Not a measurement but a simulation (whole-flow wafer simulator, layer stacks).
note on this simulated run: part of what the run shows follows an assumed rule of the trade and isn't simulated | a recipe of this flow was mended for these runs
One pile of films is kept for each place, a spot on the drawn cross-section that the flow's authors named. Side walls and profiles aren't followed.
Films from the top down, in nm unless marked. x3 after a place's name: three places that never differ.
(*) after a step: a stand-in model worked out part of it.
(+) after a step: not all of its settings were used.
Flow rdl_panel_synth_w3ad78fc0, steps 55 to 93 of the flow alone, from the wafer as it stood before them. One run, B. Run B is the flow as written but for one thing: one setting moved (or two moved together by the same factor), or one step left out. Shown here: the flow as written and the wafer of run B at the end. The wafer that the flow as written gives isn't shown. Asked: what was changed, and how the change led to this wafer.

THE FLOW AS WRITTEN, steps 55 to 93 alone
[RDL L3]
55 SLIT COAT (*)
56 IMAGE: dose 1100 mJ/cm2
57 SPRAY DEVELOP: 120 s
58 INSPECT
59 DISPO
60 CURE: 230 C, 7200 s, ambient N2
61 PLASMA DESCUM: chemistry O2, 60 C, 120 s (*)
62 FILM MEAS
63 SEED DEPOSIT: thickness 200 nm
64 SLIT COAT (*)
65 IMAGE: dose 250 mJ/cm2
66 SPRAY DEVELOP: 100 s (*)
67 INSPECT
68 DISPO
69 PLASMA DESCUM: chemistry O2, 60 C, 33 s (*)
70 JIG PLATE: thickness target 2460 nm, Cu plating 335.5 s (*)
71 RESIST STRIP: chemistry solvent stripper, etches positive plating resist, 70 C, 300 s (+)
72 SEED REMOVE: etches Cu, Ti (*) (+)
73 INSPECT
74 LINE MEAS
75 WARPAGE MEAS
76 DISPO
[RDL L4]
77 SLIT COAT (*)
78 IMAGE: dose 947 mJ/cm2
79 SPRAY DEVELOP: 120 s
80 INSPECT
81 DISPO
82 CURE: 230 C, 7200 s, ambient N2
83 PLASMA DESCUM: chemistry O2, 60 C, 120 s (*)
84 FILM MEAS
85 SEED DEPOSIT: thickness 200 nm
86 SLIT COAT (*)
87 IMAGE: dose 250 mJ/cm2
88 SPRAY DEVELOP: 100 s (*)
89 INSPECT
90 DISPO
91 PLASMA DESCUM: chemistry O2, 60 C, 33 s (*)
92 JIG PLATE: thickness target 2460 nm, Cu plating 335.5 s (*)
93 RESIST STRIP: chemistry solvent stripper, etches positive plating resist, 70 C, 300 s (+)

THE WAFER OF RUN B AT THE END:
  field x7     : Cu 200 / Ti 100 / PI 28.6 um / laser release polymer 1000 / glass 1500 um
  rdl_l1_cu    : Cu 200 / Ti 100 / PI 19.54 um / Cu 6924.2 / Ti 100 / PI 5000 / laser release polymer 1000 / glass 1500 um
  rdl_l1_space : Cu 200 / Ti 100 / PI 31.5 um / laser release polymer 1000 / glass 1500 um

The cause: step 70, JIG PLATE: Cu plating 232.2 s was run, where the flow has Cu plating 335.5 s.

How the change led to this, step by step:
  70 JIG PLATE: thickness target 2460 nm, Cu plating 335.5 s (*)
      rdl_l3_cu, rdl_l3_land, rdl_l3_via, rdl_l4_land, rdl_l4_via: Cu +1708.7 (as written it would be: Cu +2468.8)
  77 SLIT COAT (*)
      field x7, rdl_l5_land x2: PI +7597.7 (as written it would be: PI +8112.6)
      rdl_l1_cu: PI +7466.9 (as written it would be: PI +7979.2)
      (and at 13 more places)
  86 SLIT COAT (*)
      rdl_l3_land: ILINE-POS-THICK-GRADE-A +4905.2 (new film) (as written it would be: ILINE-POS-THICK-GRADE-A +4693.2 (new film))
      rdl_l3_via: ILINE-POS-THICK-GRADE-A +4912.6 (new film) (as written it would be: ILINE-POS-THICK-GRADE-A +4627.8 (new film))
      (and at 1 more place)
  88 SPRAY DEVELOP: 100 s (*)
      rdl_l4_land: ILINE-POS-THICK-GRADE-A -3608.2 (all of it) (as written it would be: ILINE-POS-THICK-GRADE-A -3532.2 (all of it))
  93 RESIST STRIP: chemistry solvent stripper, etches positive plating resist, 70 C, 300 s (+)
      rdl_l3_land: ILINE-POS-THICK-GRADE-A -4875.5 (all of it) (as written it would be: ILINE-POS-THICK-GRADE-A -4663.5 (all of it))
      rdl_l3_via: ILINE-POS-THICK-GRADE-A -4882.9 (all of it) (as written it would be: ILINE-POS-THICK-GRADE-A -4598.1 (all of it))
